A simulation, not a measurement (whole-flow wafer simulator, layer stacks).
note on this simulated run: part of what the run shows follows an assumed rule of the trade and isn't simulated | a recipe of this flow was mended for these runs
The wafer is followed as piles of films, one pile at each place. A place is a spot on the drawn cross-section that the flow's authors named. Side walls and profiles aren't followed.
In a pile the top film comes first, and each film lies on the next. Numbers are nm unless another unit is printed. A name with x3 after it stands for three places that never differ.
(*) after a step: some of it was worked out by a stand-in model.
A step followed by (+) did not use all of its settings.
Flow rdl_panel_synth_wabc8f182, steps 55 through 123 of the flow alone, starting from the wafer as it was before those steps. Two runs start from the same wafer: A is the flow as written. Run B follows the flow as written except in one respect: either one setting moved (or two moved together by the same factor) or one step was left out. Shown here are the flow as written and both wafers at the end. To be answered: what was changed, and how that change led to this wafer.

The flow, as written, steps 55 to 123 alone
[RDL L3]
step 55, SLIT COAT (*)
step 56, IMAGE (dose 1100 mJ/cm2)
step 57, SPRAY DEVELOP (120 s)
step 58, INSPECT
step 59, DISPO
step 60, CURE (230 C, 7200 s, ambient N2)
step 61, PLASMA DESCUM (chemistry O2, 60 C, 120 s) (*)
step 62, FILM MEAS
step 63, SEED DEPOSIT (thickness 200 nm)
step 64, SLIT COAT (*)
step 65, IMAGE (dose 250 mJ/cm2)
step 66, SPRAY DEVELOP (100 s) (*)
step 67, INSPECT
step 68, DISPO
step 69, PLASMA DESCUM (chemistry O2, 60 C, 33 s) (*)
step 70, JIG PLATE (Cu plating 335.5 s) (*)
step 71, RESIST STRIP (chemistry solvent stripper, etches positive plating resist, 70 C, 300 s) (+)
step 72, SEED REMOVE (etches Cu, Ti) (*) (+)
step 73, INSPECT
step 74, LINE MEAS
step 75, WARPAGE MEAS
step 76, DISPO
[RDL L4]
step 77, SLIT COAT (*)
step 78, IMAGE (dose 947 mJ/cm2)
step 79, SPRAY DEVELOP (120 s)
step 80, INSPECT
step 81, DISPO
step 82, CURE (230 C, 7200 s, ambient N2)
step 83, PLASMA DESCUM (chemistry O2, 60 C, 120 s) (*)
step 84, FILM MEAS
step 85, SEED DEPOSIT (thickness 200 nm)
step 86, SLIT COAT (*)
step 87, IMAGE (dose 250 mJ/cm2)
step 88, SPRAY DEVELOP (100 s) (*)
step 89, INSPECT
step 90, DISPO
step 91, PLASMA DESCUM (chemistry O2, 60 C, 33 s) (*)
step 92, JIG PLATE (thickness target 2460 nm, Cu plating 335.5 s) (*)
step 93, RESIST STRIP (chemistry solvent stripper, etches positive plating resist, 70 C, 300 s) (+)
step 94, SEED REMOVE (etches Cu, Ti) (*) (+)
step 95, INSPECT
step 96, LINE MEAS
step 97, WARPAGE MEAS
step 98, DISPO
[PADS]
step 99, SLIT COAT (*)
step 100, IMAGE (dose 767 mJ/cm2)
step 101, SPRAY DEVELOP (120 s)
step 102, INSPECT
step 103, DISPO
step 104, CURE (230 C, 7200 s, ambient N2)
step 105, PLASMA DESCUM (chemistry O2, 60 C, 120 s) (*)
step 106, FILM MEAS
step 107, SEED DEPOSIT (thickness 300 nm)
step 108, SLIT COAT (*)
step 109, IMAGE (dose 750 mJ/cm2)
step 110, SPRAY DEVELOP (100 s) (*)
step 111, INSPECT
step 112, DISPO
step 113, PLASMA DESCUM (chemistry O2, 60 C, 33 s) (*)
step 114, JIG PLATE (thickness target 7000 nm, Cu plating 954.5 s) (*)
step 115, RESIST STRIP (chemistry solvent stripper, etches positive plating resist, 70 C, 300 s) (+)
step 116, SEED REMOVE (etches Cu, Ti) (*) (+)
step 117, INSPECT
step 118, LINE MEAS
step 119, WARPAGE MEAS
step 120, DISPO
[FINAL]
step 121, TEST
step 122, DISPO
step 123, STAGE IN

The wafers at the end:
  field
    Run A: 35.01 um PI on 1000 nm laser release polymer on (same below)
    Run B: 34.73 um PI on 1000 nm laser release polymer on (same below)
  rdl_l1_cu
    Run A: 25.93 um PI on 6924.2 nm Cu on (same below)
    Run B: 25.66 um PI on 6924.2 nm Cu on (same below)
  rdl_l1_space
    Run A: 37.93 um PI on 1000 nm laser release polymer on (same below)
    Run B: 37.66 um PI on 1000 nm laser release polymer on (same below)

Cause: step 70, JIG PLATE: Cu plating 281.8 s was run, though the flow has Cu plating 335.5 s.

Step by step, how the change led to this:
  step 70, JIG PLATE (Cu plating 335.5 s) (*)
      rdl_l3_cu, rdl_l3_land, rdl_l3_via, rdl_l4_land, rdl_l4_via: A Cu gains 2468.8 | B Cu gains 2073.7
  step 77, SLIT COAT (*)
      field, pads_cu, pads_space, pads_land, pads_via: A PI gains 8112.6 | B PI gains 7842.1
      rdl_l1_cu: A PI gains 7979.2 | B PI gains 7710.1
      (as well as at 13 more places)
  step 86, SLIT COAT (*)
      rdl_l3_land: A ILINE-POS-THICK-GRADE-A gains 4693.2 (new film) | B ILINE-POS-THICK-GRADE-A gains 4807 (new film)
      rdl_l3_via: A ILINE-POS-THICK-GRADE-A gains 4627.8 (new film) | B ILINE-POS-THICK-GRADE-A gains 4776.1 (new film)
  step 93, RESIST STRIP (chemistry solvent stripper, etches positive plating resist, 70 C, 300 s) (+)
      rdl_l3_land: A ILINE-POS-THICK-GRADE-A loses 4663.5 (all of it) | B ILINE-POS-THICK-GRADE-A loses 4777.3 (all of it)
      rdl_l3_via: A ILINE-POS-THICK-GRADE-A loses 4598.1 (all of it) | B ILINE-POS-THICK-GRADE-A loses 4746.4 (all of it)
  step 99, SLIT COAT (*)
      rdl_l3_via: A PI gains 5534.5 | B PI gains 5678.9
      rdl_l4_via: A PI gains 10.89 um (new film) | B PI gains 10.93 um (new film)
  step 108, SLIT COAT (*)
      rdl_l4_cu, rdl_l4_space: A ILINE-POS-THICK-GRADE-A gains 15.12 um (new film) | B ILINE-POS-THICK-GRADE-A gains 15.11 um (new film)
      rdl_l3_cu: A ILINE-POS-THICK-GRADE-A gains 15.04 um (new film) | B ILINE-POS-THICK-GRADE-A gains 15.02 um (new film)
      (as well as at 5 more places)
  step 115, RESIST STRIP (chemistry solvent stripper, etches positive plating resist, 70 C, 300 s) (+)
      rdl_l4_cu, rdl_l4_space: A ILINE-POS-THICK-GRADE-A loses 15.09 um (all of it) | B ILINE-POS-THICK-GRADE-A loses 15.08 um (all of it)
      rdl_l3_cu: A ILINE-POS-THICK-GRADE-A loses 15.01 um (all of it) | B ILINE-POS-THICK-GRADE-A loses 14.99 um (all of it)
      (as well as at 5 more places)
